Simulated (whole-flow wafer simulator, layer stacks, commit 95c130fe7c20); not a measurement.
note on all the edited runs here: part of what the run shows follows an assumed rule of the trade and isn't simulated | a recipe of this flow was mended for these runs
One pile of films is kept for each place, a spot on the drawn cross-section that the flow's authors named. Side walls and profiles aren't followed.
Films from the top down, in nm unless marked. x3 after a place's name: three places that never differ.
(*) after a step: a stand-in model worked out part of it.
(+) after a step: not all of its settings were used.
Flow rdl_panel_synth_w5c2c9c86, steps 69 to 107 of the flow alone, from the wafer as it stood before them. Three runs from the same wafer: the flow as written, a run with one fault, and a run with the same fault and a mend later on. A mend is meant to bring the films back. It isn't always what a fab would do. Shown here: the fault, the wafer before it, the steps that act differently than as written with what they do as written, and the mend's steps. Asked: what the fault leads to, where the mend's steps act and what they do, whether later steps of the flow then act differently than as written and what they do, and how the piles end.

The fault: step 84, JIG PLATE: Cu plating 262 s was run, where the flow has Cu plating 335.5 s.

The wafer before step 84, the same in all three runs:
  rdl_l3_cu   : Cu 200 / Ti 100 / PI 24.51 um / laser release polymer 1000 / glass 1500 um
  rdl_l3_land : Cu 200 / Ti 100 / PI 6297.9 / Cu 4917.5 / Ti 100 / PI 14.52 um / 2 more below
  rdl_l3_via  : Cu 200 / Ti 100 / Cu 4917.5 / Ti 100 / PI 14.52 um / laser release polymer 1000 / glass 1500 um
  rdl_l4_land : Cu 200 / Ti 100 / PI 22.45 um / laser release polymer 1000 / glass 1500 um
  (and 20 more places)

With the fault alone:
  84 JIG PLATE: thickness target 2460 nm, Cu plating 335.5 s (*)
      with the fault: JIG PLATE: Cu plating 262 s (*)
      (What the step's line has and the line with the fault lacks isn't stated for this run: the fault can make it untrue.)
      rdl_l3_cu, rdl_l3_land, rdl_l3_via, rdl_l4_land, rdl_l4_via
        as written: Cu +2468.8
        with the fault: Cu +1928
  Later steps of the flow that act differently than as written (1 more step differs only slightly, by at most 2% or 0.5 nm, whichever is larger, and isn't shown):
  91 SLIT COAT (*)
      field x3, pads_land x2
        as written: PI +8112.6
        with the fault: PI +7743.9
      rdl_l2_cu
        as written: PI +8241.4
        with the fault: PI +7870.6
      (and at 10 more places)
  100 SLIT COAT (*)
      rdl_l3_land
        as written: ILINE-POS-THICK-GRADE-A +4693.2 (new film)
        with the fault: ILINE-POS-THICK-GRADE-A +4856 (new film)
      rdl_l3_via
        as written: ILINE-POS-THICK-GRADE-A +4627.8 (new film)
        with the fault: ILINE-POS-THICK-GRADE-A +4844 (new film)
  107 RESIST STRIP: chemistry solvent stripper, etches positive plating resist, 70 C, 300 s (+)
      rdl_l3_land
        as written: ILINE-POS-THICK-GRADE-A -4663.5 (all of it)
        with the fault: ILINE-POS-THICK-GRADE-A -4826.3 (all of it)
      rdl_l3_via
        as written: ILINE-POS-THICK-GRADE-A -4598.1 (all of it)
        with the fault: ILINE-POS-THICK-GRADE-A -4814.3 (all of it)
  At the end the piles differ from the flow's by more than 2% or 0.5 nm, whichever is larger, at rdl_l2_cu, rdl_l2_land, rdl_l3_cu, rdl_l2_rim, rdl_l3_land, rdl_l3_via, rdl_l4_land, rdl_l4_via.
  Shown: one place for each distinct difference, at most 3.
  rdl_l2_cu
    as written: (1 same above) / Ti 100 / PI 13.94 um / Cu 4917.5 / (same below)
    with the fault: (1 same above) / Ti 100 / PI 13.57 um / Cu 4917.5 / (same below)
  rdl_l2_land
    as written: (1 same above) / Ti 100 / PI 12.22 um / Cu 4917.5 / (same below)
    with the fault: (1 same above) / Ti 100 / PI 11.86 um / Cu 4917.5 / (same below)
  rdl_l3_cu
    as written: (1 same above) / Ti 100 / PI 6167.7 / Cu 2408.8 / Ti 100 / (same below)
    with the fault: (1 same above) / Ti 100 / PI 6212 / Cu 1868 / Ti 100 / (same below)

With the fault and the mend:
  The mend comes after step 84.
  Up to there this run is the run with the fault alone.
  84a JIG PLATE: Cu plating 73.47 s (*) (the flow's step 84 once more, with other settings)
      rdl_l3_cu, rdl_l3_land, rdl_l3_via, rdl_l4_land, rdl_l4_via
        Cu +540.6
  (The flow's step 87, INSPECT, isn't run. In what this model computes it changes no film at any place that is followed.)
  No later step of the flow acts differently than as written, at any place that is followed, by more than 2% or 0.5 nm, whichever is larger.
  At the end the piles differ from the flow's only slightly at the places that both follow, by at most 2% or 0.5 nm, whichever is larger.
